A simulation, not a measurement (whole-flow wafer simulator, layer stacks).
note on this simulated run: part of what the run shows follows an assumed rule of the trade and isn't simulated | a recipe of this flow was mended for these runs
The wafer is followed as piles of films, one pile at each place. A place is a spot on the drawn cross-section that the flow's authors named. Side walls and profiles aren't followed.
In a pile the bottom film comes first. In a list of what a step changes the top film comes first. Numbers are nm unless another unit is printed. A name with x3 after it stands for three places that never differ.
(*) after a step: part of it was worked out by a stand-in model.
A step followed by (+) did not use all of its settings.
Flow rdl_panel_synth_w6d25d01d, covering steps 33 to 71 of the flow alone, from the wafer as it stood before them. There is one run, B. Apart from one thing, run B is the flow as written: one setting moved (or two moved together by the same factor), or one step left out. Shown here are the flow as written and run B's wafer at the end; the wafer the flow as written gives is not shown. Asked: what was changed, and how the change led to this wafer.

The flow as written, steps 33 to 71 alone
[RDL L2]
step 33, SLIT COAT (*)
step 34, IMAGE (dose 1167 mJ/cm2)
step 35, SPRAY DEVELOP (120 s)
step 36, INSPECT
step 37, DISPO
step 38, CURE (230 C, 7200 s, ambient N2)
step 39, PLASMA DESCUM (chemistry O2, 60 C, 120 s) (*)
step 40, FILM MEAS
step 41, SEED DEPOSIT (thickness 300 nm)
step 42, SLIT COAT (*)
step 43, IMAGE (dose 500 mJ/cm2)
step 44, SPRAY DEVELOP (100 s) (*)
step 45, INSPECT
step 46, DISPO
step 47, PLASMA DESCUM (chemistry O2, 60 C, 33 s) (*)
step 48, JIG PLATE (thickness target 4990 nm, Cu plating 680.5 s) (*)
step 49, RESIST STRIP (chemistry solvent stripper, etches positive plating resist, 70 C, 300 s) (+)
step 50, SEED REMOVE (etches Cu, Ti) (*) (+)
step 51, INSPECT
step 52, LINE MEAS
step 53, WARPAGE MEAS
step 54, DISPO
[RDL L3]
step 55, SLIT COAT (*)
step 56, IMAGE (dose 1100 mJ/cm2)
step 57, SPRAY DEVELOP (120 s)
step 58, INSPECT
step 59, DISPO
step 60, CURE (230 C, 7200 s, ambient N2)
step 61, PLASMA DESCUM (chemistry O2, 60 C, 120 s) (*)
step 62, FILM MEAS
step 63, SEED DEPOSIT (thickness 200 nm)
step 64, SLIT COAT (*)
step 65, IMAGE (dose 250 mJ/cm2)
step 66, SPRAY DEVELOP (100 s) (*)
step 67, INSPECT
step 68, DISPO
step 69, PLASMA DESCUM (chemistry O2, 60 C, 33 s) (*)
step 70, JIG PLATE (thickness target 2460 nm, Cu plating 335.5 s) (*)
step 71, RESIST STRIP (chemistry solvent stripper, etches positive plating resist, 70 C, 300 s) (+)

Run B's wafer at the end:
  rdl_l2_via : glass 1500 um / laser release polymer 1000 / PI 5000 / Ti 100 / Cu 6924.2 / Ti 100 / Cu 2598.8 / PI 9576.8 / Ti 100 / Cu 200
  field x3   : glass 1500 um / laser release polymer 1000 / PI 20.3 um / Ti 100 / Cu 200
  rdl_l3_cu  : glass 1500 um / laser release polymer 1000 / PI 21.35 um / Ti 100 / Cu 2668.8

The reason: step 48, JIG PLATE: Cu plating 365.4 s was run, while the flow as written has Cu plating 680.5 s.

Step by step, how the change led to this:
  step 48, JIG PLATE (thickness target 4990 nm, Cu plating 680.5 s) (*)
      rdl_l2_cu, rdl_l2_land, rdl_l2_via, rdl_l2_rim, rdl_l3_land, rdl_l3_via: +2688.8 Cu (as written it would have been: +5007.5 Cu)
  step 55, SLIT COAT (*)
      rdl_l2_space: +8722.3 PI (as written it would have been: +10.58 um PI)
      rdl_l2_via: +9576.8 PI (new film) (as written it would have been: +10.74 um PI (new film))
      (also at 14 further places)
  step 64, SLIT COAT (*)
      rdl_l2_cu: +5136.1 ILINE-POS-THICK-GRADE-A (new film) (as written it would have been: +5291.3 ILINE-POS-THICK-GRADE-A (new film))
      rdl_l2_space: +5324.9 ILINE-POS-THICK-GRADE-A (new film) (as written it would have been: +5624.6 ILINE-POS-THICK-GRADE-A (new film))
      (also at 7 further places)
  step 66, SPRAY DEVELOP (100 s) (*)
      rdl_l3_cu: -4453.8 ILINE-POS-THICK-GRADE-A (all of it) (as written it would have been: -4624.3 ILINE-POS-THICK-GRADE-A (all of it))
      rdl_l3_land: -3038.5 ILINE-POS-THICK-GRADE-A (all of it) (as written it would have been: -2880.1 ILINE-POS-THICK-GRADE-A (all of it))
      (also at 1 further place)
  step 71, RESIST STRIP (chemistry solvent stripper, etches positive plating resist, 70 C, 300 s) (+)
      rdl_l2_cu: -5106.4 ILINE-POS-THICK-GRADE-A (all of it) (as written it would have been: -5261.6 ILINE-POS-THICK-GRADE-A (all of it))
      rdl_l2_space: -5295.2 ILINE-POS-THICK-GRADE-A (all of it) (as written it would have been: -5594.9 ILINE-POS-THICK-GRADE-A (all of it))
      (also at 4 further places)
